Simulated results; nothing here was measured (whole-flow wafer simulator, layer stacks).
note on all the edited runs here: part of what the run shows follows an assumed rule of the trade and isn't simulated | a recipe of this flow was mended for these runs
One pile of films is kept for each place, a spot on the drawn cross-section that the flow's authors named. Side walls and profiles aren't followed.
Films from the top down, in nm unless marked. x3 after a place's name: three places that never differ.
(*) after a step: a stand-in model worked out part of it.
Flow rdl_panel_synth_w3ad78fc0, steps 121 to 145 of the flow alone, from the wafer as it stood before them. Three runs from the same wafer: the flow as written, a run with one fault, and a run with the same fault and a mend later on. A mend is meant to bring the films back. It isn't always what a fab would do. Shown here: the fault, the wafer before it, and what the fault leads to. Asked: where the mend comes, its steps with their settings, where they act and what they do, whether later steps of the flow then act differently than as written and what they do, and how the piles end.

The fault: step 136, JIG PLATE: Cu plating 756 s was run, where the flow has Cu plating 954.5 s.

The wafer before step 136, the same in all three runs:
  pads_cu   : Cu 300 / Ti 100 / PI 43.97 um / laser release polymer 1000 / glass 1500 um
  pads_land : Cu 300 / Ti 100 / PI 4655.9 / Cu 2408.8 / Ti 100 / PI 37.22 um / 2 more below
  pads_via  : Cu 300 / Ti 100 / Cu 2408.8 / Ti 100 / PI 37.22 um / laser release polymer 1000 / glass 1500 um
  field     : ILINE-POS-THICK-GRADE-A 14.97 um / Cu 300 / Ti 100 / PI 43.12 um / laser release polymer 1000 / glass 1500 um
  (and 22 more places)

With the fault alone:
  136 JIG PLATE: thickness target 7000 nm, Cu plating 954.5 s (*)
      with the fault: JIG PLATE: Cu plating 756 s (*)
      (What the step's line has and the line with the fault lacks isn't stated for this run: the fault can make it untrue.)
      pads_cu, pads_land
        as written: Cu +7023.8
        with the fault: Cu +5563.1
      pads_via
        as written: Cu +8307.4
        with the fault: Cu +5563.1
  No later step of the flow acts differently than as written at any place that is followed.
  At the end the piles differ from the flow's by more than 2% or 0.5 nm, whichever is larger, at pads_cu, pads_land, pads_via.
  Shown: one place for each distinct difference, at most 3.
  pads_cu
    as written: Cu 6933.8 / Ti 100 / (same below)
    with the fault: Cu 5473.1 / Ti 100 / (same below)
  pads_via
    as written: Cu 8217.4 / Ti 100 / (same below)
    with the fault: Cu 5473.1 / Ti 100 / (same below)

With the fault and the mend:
  The mend comes after step 136.
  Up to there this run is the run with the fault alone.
  136a JIG PLATE: Cu plating 198.5 s (*) (the flow's step 136 once more, with other settings)
      pads_cu, pads_land, pads_via
        Cu +1460.7
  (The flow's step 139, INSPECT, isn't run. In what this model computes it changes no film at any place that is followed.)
  No later step of the flow acts differently than as written at any place that is followed.
  At the end the piles differ from the flow's by more than 2% or 0.5 nm, whichever is larger, at pads_via.
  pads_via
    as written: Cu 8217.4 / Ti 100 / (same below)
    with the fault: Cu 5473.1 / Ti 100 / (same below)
    with the mend: Cu 6933.8 / Ti 100 / (same below)
